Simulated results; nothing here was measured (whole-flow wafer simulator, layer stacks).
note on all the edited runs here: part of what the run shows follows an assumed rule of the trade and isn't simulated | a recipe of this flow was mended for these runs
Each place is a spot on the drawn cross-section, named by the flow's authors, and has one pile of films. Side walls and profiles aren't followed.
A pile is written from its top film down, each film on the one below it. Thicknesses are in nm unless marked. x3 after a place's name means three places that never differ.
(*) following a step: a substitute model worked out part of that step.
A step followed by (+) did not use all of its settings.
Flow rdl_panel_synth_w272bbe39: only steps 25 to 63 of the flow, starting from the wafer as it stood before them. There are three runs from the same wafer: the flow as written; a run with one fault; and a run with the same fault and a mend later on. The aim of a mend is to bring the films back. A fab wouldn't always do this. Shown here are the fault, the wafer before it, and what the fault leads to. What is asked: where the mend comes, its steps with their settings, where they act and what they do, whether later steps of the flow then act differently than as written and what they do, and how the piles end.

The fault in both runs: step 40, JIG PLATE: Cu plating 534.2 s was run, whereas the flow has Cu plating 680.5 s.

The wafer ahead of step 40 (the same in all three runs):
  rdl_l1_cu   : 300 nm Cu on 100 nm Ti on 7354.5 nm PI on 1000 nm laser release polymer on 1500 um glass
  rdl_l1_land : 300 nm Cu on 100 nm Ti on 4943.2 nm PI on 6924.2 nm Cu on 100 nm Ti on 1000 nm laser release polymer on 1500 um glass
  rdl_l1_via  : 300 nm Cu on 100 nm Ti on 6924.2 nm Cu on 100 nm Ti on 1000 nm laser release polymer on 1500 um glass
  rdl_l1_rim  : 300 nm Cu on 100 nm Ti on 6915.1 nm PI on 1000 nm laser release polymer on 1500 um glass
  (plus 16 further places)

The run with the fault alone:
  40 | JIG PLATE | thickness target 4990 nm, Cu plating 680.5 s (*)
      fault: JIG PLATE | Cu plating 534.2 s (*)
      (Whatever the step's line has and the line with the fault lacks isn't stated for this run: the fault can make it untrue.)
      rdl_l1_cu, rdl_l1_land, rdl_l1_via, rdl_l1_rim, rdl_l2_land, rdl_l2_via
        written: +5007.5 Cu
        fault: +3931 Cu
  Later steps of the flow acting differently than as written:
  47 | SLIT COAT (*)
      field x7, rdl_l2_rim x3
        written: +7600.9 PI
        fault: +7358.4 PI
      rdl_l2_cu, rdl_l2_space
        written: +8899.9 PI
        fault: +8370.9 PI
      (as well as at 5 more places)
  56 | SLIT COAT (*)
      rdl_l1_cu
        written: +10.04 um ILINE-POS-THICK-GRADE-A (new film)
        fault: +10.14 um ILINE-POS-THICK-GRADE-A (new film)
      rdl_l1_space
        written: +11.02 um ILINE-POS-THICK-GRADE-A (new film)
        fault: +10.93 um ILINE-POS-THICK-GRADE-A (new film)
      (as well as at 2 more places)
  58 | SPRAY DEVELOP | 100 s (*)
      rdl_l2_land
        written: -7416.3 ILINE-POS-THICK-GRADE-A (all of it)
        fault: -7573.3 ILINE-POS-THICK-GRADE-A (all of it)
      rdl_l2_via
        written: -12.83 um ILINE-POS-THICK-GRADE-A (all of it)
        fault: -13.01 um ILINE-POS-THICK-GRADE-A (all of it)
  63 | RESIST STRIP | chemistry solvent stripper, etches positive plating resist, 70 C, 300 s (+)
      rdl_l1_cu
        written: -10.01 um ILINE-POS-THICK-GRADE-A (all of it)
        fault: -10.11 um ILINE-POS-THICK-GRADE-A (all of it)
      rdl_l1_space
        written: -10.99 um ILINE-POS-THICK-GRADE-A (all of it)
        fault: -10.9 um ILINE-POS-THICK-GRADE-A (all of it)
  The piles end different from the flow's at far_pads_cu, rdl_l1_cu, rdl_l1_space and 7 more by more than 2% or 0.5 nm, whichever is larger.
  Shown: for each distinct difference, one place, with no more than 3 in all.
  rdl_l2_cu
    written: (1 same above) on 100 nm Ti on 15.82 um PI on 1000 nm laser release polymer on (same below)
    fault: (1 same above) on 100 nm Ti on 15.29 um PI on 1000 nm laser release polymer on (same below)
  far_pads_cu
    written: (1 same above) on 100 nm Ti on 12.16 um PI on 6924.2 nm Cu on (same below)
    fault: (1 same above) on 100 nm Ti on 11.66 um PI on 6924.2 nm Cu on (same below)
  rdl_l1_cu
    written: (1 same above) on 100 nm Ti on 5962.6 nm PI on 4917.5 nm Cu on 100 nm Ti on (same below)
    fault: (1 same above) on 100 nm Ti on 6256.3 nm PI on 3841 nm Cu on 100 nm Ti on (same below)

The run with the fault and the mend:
  The mend follows step 40.
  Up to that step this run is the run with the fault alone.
  40a | JIG PLATE | Cu plating 146.3 s (*) (the flow's step 40 again, with other settings)
      rdl_l1_cu, rdl_l1_land, rdl_l1_via, rdl_l1_rim, rdl_l2_land, rdl_l2_via
        +1076.6 Cu
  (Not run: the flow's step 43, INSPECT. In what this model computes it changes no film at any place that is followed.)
  Every later step of the flow that is run acts as written at every place that is followed.
  The piles end the same as the flow's at every place that both follow.
